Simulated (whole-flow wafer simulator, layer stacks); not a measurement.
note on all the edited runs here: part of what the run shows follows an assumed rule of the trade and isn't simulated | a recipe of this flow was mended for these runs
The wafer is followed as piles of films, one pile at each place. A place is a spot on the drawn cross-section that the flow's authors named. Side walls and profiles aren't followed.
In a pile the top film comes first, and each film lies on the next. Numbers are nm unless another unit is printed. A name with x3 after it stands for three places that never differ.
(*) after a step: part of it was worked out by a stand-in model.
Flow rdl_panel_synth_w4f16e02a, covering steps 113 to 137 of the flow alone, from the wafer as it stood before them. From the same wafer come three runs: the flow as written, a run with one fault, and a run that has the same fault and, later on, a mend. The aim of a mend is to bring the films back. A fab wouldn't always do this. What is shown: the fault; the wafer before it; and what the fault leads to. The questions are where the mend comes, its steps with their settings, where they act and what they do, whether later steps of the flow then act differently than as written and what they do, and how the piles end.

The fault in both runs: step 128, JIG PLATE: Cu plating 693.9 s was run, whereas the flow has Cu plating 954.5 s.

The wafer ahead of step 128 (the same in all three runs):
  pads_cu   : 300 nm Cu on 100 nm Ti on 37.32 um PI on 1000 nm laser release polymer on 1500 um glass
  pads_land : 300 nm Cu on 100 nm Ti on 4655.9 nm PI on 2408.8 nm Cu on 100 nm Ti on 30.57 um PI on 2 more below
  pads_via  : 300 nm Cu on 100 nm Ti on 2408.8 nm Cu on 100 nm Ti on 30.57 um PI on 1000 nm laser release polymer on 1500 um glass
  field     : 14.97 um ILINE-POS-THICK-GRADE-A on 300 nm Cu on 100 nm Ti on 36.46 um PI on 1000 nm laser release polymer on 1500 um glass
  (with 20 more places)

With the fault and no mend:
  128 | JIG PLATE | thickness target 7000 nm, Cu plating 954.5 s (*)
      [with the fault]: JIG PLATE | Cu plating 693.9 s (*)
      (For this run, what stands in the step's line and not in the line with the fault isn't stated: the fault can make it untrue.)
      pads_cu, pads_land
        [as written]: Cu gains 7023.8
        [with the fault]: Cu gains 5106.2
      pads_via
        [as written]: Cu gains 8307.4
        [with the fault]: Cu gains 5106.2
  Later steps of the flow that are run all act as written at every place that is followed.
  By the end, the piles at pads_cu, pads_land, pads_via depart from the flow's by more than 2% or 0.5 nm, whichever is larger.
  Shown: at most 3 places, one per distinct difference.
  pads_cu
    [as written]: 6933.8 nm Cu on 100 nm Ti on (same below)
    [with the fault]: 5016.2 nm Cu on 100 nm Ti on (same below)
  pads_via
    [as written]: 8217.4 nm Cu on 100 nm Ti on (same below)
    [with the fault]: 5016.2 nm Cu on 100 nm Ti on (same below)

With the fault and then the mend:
  After step 128 comes the mend.
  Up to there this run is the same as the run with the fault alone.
  128a | JIG PLATE | Cu plating 260.6 s (*) (a further turn of the flow's step 128, with different settings)
      pads_cu, pads_land, pads_via
        Cu gains 1917.7
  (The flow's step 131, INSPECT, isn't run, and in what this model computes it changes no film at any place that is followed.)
  Later steps of the flow that are run all act as written at every place that is followed.
  By the end, the piles at pads_via depart from the flow's by more than 2% or 0.5 nm, whichever is larger.
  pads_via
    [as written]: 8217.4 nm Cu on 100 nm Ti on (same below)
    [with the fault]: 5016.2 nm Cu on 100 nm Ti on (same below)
    [with the mend]: 6933.8 nm Cu on 100 nm Ti on (same below)
